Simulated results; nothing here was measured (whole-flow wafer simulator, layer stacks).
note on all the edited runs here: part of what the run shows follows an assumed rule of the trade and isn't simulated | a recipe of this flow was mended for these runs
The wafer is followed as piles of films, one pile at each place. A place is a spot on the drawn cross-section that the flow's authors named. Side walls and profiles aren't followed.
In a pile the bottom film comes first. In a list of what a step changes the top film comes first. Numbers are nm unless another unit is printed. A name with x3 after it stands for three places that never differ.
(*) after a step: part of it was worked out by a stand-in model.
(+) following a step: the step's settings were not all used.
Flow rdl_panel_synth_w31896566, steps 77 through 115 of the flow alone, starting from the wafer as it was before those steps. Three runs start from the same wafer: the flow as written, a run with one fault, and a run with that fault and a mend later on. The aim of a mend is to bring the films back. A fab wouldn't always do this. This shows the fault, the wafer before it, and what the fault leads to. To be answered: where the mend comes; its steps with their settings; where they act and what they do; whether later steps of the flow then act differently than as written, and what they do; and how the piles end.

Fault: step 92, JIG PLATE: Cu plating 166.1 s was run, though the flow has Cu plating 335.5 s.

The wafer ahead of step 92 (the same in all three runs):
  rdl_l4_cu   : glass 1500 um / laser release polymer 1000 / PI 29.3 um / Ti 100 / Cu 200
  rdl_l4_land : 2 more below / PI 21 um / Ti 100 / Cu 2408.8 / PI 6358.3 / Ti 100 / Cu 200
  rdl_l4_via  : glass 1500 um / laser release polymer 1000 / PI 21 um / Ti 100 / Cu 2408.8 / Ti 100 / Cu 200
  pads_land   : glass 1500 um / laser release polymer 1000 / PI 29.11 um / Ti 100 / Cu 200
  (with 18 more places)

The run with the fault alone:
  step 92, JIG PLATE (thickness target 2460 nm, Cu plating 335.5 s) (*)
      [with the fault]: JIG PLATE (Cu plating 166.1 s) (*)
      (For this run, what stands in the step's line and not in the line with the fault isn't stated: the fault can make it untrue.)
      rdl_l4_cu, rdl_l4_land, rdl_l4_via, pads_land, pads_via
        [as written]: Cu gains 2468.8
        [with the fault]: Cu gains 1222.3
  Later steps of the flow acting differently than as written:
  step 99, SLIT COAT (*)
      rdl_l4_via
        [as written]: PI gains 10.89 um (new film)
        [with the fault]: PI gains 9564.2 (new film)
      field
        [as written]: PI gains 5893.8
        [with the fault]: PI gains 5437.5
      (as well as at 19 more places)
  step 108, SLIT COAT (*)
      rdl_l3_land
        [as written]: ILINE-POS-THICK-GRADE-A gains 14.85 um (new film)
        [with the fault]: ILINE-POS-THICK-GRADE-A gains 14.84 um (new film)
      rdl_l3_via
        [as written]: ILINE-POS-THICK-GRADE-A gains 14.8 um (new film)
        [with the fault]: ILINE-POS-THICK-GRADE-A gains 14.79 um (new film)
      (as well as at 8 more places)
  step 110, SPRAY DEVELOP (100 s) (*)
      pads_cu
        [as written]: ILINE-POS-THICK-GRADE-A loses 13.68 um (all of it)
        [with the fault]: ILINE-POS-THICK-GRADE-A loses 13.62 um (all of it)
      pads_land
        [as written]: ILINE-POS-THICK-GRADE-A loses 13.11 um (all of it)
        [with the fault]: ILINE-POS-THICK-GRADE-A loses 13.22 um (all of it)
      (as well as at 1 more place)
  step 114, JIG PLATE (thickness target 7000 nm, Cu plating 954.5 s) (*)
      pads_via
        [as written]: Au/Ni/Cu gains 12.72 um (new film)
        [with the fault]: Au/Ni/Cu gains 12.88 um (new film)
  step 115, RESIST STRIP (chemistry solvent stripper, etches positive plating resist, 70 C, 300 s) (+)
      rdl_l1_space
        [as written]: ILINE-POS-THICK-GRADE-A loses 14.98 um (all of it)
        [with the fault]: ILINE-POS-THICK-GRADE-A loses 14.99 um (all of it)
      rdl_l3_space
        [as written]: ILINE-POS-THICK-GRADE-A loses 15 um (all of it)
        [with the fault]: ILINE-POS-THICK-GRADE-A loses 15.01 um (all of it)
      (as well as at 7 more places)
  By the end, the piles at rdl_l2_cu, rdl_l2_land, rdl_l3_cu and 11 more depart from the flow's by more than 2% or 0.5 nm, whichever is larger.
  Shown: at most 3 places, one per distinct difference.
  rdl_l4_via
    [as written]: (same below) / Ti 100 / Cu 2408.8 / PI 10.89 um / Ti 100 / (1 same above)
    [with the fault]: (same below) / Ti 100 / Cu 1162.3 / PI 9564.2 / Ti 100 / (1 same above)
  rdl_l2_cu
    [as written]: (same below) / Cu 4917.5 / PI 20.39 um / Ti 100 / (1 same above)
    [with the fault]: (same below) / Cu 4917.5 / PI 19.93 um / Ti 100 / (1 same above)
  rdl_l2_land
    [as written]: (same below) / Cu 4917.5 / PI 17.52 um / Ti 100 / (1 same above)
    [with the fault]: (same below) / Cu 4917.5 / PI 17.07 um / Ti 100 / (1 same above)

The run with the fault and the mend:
  The mend follows step 92.
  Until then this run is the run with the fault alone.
  step 92a, JIG PLATE (Cu plating 169.4 s) (*) (a further turn of the flow's step 92, with different settings)
      rdl_l4_cu, rdl_l4_land, rdl_l4_via, pads_land, pads_via
        Cu gains 1246.6
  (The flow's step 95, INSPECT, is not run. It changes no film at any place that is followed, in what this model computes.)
  Later steps of the flow that are run all act as written at every place that is followed.
  The piles end the same as the flow's at every place that both follow.
